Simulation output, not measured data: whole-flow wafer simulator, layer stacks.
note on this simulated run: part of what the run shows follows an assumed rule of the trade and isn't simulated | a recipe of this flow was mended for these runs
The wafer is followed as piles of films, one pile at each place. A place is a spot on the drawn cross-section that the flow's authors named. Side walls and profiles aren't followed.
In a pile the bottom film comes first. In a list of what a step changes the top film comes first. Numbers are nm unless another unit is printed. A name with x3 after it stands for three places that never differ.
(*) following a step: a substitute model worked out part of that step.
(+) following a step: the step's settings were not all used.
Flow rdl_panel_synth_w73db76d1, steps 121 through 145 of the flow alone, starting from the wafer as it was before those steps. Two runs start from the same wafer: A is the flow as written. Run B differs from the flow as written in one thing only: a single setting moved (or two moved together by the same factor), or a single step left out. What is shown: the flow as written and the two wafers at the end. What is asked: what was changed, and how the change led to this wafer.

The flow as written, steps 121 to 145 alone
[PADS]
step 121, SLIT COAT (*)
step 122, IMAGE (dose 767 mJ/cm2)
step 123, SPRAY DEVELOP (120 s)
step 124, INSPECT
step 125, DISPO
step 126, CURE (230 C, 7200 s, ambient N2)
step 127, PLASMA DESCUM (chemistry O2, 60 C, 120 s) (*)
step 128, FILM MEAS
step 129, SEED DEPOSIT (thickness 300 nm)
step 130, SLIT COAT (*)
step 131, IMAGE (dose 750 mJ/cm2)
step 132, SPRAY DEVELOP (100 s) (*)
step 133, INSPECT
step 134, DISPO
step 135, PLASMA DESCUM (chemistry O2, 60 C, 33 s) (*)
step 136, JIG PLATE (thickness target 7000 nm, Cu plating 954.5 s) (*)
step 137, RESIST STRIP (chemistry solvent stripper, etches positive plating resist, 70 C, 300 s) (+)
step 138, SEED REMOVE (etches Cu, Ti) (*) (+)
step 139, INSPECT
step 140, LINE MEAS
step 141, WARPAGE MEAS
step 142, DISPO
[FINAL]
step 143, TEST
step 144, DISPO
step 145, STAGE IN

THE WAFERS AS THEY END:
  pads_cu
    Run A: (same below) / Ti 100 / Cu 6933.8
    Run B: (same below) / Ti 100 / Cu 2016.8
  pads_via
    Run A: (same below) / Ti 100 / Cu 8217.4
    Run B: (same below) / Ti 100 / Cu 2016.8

Cause: step 136, JIG PLATE: Cu plating 286.3 s was run, while the flow as written has Cu plating 954.5 s.

The path from the change to this, step by step:
  step 136, JIG PLATE (thickness target 7000 nm, Cu plating 954.5 s) (*)
      pads_cu, pads_land: A Cu gains 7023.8 | B Cu gains 2106.8
      pads_via: A Cu gains 8307.4 | B Cu gains 2106.8
